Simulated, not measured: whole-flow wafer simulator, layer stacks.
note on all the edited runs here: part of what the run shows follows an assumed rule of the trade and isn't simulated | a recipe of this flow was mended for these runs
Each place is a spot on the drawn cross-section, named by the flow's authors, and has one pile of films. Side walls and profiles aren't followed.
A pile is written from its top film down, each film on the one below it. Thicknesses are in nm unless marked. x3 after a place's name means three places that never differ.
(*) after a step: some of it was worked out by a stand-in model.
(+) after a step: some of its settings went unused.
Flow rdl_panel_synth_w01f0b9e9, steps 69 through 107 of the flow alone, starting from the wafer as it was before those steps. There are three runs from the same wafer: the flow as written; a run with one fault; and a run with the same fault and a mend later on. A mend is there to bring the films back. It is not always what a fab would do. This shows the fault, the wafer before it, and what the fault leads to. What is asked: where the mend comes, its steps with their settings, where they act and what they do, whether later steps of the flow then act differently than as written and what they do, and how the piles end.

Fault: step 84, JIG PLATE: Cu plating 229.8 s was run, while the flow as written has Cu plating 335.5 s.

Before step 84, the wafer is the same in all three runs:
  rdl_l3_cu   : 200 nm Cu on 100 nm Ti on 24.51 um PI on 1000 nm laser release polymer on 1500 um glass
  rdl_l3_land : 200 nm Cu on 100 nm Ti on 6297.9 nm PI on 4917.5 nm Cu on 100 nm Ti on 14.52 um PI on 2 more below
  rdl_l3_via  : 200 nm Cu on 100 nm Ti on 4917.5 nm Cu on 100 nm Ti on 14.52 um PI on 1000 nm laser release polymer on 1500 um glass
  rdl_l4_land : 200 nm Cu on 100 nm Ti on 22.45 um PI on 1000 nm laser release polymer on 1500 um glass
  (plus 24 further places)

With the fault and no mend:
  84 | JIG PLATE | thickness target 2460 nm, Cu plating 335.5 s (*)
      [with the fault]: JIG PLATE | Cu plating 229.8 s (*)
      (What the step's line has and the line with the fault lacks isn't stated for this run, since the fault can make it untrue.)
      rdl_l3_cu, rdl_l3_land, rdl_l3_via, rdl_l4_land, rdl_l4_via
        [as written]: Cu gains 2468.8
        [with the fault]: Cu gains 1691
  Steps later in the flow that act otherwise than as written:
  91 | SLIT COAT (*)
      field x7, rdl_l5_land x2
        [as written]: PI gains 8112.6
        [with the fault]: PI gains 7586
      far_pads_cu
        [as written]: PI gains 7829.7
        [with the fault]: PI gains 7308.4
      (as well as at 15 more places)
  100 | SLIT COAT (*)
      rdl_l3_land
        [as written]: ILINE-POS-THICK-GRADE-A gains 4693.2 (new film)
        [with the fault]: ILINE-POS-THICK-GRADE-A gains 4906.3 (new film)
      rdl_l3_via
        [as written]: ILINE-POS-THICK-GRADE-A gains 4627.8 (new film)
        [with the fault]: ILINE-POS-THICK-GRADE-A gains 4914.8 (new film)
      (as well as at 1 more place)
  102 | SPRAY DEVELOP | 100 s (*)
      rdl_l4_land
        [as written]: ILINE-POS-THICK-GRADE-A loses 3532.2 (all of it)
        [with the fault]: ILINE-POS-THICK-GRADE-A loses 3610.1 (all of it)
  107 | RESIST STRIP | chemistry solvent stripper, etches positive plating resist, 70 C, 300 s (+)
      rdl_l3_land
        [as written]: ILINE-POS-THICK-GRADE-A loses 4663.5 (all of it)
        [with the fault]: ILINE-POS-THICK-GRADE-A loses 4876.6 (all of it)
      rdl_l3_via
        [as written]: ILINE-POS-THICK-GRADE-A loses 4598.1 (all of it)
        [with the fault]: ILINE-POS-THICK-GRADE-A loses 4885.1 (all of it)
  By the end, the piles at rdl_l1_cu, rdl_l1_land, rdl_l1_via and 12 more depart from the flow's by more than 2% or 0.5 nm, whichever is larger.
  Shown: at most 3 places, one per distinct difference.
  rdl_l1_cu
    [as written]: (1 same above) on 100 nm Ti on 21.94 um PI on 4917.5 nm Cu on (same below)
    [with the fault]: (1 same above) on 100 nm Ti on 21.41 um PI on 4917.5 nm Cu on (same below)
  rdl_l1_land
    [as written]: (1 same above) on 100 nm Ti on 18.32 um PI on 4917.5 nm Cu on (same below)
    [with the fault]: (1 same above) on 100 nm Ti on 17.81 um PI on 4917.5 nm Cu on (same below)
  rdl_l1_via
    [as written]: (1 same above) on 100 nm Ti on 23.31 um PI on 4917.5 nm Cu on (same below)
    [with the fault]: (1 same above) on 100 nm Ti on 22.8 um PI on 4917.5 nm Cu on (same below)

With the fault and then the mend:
  After step 84 comes the mend.
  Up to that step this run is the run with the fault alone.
  84a | JIG PLATE | Cu plating 105.7 s (*) (the flow's step 84 again, with other settings)
      rdl_l3_cu, rdl_l3_land, rdl_l3_via, rdl_l4_land, rdl_l4_via
        Cu gains 777.8
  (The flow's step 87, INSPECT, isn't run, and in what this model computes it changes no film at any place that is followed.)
  Every later step of the flow that is run acts as written at every place that is followed.
  The piles end the same as the flow's at every place that both follow.
